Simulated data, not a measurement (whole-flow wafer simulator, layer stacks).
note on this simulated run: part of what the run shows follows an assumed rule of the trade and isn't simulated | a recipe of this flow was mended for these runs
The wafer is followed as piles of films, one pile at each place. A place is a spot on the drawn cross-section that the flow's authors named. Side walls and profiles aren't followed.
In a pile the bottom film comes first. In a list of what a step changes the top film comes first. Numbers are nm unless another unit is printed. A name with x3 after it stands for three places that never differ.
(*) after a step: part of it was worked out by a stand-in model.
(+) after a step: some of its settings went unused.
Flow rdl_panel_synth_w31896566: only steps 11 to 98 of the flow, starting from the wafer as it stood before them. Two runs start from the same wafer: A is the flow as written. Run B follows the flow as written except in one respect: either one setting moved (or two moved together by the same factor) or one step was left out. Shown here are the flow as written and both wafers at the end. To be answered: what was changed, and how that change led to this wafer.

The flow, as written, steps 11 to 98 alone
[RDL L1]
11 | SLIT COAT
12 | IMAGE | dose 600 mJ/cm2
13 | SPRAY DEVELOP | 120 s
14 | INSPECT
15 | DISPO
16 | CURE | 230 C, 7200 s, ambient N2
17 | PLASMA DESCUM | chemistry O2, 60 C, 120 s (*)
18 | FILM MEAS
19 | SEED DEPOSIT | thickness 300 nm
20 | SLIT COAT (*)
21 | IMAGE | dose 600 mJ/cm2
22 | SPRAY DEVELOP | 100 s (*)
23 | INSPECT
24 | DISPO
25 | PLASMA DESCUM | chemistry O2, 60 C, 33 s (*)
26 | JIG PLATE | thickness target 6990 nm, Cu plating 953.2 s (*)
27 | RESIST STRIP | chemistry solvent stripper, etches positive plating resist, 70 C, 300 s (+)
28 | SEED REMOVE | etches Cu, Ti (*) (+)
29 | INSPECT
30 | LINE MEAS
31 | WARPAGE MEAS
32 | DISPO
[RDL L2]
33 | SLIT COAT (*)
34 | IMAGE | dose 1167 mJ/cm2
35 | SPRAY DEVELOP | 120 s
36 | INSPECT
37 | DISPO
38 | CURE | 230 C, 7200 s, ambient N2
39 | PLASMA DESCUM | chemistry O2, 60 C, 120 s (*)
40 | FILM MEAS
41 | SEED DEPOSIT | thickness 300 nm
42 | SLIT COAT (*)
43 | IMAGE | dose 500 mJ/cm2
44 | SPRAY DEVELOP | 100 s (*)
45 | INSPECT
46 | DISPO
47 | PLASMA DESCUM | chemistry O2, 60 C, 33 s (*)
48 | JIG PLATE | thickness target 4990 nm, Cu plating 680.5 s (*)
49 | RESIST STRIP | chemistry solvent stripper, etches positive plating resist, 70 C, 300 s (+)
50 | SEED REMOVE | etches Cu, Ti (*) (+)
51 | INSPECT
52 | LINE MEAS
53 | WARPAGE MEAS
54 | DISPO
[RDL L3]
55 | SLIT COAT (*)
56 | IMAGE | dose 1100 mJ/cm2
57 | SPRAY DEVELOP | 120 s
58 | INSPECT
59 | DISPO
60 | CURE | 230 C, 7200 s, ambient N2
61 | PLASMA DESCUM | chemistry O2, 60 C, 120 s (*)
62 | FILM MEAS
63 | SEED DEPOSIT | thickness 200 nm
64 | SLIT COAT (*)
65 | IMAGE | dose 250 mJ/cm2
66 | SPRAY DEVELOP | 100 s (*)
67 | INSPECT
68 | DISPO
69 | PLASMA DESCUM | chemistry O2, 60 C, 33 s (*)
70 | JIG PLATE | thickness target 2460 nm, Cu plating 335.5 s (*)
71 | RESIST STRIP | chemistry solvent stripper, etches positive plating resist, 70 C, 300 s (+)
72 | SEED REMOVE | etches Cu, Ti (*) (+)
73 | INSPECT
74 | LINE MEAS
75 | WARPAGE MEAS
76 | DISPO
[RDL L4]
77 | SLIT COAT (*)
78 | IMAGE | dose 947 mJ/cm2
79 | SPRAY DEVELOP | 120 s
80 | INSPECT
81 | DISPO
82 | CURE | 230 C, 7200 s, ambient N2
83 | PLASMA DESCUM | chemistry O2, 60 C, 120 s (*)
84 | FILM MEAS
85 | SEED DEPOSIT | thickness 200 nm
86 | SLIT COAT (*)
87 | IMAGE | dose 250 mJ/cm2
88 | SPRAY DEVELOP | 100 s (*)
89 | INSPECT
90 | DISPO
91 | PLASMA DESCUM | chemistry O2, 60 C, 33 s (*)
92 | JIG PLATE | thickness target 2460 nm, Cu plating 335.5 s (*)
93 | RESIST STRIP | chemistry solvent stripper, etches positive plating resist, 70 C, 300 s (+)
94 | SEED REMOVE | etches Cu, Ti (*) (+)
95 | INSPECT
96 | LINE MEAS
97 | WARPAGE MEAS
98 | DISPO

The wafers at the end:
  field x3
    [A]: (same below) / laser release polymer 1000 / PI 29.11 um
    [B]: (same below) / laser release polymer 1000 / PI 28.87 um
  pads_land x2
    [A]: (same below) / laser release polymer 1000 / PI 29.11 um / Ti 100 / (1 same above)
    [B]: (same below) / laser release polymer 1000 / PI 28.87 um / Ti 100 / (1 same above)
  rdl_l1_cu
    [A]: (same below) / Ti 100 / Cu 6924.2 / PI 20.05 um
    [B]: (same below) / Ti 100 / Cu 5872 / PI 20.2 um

Cause: step 26, JIG PLATE: Cu plating 810.2 s was run, while the flow as written has Cu plating 953.2 s.

Step by step, how the change led to this:
  26 | JIG PLATE | thickness target 6990 nm, Cu plating 953.2 s (*)
      rdl_l1_cu, rdl_l1_via, rdl_l1_rim, rdl_l2_land, rdl_l2_via: A Cu gains 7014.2 | B Cu gains 5962
  33 | SLIT COAT (*)
      rdl_l1_space: A PI gains 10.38 um | B PI gains 9662.3
      field x3, rdl_l3_cu, rdl_l3_space and 9 more: A PI gains 8062.5 | B PI gains 7818.9
      (and at 4 other places as well)
  42 | SLIT COAT (*)
      rdl_l2_cu, rdl_l2_space: A ILINE-POS-THICK-GRADE-A gains 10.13 um (new film) | B ILINE-POS-THICK-GRADE-A gains 10 um (new film)
      rdl_l1_space: A ILINE-POS-THICK-GRADE-A gains 10.52 um (new film) | B ILINE-POS-THICK-GRADE-A gains 10.38 um (new film)
      (and at 2 other places as well)
  44 | SPRAY DEVELOP | 100 s (*)
      rdl_l2_cu: A ILINE-POS-THICK-GRADE-A loses 10.13 um (all of it) | B ILINE-POS-THICK-GRADE-A loses 10 um (all of it)
      rdl_l2_via: A ILINE-POS-THICK-GRADE-A loses 12.5 um (all of it) | B ILINE-POS-THICK-GRADE-A loses 12.67 um (all of it)
  49 | RESIST STRIP | chemistry solvent stripper, etches positive plating resist, 70 C, 300 s (+)
      rdl_l2_space: A ILINE-POS-THICK-GRADE-A loses 10.1 um (all of it) | B ILINE-POS-THICK-GRADE-A loses 9972.2 (all of it)
      rdl_l1_space: A ILINE-POS-THICK-GRADE-A loses 10.49 um (all of it) | B ILINE-POS-THICK-GRADE-A loses 10.35 um (all of it)
      (and at 1 other place as well)
  55 | SLIT COAT (*)
      rdl_l2_space: A PI gains 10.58 um | B PI gains 10.45 um
      rdl_l2_land: A PI gains 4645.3 (new film) | B PI gains 4771.6 (new film)
      (and at 1 other place as well)
